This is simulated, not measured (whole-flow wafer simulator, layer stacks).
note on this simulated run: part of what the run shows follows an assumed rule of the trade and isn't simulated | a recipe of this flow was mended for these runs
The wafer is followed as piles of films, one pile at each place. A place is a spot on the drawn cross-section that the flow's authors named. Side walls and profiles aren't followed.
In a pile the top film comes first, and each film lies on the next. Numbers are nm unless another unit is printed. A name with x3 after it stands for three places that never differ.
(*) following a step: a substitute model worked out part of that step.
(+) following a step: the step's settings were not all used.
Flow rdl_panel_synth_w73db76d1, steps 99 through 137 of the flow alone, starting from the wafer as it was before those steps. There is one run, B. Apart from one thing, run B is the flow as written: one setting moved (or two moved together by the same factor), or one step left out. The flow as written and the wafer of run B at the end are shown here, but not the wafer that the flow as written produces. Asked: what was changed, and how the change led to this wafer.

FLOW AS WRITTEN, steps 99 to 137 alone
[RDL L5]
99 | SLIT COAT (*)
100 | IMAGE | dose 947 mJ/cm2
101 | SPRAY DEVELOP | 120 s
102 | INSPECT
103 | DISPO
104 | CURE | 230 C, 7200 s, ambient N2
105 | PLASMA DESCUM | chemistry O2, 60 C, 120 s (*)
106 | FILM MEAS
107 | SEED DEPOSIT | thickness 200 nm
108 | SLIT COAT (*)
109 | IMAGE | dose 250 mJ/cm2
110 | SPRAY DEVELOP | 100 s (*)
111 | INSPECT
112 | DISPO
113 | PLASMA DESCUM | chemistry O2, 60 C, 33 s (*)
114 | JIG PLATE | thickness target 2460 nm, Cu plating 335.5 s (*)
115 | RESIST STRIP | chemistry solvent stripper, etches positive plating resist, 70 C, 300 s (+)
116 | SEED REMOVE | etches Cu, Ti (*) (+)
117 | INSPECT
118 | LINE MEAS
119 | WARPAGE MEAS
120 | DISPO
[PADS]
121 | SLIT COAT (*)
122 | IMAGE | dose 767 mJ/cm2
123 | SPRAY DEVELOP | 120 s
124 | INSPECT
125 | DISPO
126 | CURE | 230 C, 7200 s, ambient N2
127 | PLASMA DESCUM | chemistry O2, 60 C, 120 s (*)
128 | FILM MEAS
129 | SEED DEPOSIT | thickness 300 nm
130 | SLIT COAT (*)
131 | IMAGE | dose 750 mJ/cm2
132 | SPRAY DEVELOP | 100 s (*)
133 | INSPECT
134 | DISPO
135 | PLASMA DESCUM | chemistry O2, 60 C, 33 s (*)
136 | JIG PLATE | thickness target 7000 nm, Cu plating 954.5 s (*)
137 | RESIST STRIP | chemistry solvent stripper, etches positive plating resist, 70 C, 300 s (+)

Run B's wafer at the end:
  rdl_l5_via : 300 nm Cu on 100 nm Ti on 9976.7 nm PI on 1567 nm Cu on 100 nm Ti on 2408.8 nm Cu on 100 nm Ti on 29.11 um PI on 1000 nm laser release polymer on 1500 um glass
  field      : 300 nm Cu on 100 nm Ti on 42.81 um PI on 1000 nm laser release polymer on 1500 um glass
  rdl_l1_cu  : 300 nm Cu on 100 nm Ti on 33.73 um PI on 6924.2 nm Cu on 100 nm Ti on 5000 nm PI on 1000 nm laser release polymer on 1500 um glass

What caused this: step 114, JIG PLATE: Cu plating 221.1 s was run, whereas the flow has Cu plating 335.5 s.

Step by step, how the change led to this:
  114 | JIG PLATE | thickness target 2460 nm, Cu plating 335.5 s (*)
      rdl_l5_cu, rdl_l5_land, rdl_l5_via, pads_land, pads_via: +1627 Cu (as written it would have been: +2468.8 Cu)
  121 | SLIT COAT (*)
      rdl_l5_via: +9976.7 PI (new film) (as written it would have been: +10.89 um PI (new film))
      field: +5583 PI (as written it would have been: +5893.8 PI)
      (as well as at 23 more places)
  130 | SLIT COAT (*)
      rdl_l2_cu, rdl_l2_space: +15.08 um ILINE-POS-THICK-GRADE-A (new film) (as written it would have been: +15.07 um ILINE-POS-THICK-GRADE-A (new film))
      rdl_l2_via: +14.88 um ILINE-POS-THICK-GRADE-A (new film) (as written it would have been: +14.89 um ILINE-POS-THICK-GRADE-A (new film))
      (as well as at 8 more places)
  132 | SPRAY DEVELOP | 100 s (*)
      pads_cu: -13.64 um ILINE-POS-THICK-GRADE-A (all of it) (as written it would have been: -13.68 um ILINE-POS-THICK-GRADE-A (all of it))
      pads_land: -13.18 um ILINE-POS-THICK-GRADE-A (all of it) (as written it would have been: -13.11 um ILINE-POS-THICK-GRADE-A (all of it))
      (as well as at 1 more place)
  137 | RESIST STRIP | chemistry solvent stripper, etches positive plating resist, 70 C, 300 s (+)
      rdl_l5_cu: -14.8 um ILINE-POS-THICK-GRADE-A (all of it) (as written it would have been: -15.09 um ILINE-POS-THICK-GRADE-A (all of it))
      rdl_l5_space: -14.86 um ILINE-POS-THICK-GRADE-A (all of it) (as written it would have been: -15.09 um ILINE-POS-THICK-GRADE-A (all of it))
      (as well as at 3 more places)
